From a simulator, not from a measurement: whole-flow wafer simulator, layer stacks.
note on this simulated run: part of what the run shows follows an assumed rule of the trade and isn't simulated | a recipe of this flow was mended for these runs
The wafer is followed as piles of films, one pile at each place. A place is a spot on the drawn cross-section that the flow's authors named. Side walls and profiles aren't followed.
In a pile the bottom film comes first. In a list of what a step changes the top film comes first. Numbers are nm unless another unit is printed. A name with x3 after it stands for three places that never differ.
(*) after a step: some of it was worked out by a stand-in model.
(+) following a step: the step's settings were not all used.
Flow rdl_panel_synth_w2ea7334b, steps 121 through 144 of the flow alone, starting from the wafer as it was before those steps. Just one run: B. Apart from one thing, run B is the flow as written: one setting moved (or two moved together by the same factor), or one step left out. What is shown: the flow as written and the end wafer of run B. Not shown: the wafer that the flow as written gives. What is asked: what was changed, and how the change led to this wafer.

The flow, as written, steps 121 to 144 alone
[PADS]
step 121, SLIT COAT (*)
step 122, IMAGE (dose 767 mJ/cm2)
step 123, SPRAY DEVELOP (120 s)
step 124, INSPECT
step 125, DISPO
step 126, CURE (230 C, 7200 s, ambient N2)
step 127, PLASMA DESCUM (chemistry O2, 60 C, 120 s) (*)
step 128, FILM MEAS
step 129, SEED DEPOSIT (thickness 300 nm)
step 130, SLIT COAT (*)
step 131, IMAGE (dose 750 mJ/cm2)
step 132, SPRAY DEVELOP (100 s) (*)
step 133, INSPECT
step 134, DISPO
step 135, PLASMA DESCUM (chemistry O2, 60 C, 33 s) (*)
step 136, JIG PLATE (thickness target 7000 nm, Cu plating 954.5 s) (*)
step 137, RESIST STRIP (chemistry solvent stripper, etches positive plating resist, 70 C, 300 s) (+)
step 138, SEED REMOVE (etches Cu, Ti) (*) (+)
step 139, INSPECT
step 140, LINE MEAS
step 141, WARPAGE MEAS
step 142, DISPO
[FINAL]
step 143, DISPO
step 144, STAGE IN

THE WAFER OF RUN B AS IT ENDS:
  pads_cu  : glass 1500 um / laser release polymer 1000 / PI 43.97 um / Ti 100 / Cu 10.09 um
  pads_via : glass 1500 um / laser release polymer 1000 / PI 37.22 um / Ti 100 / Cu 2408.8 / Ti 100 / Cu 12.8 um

What caused this: step 136, JIG PLATE: Cu plating 1384 s was run, whereas the flow has Cu plating 954.5 s.

The path from the change to this, step by step:
  step 136, JIG PLATE (thickness target 7000 nm, Cu plating 954.5 s) (*)
      pads_cu, pads_land: Cu gains 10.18 um (it would be, as written: Cu gains 7023.8)
      pads_via: Cu gains 12.89 um (it would be, as written: Cu gains 8307.4)
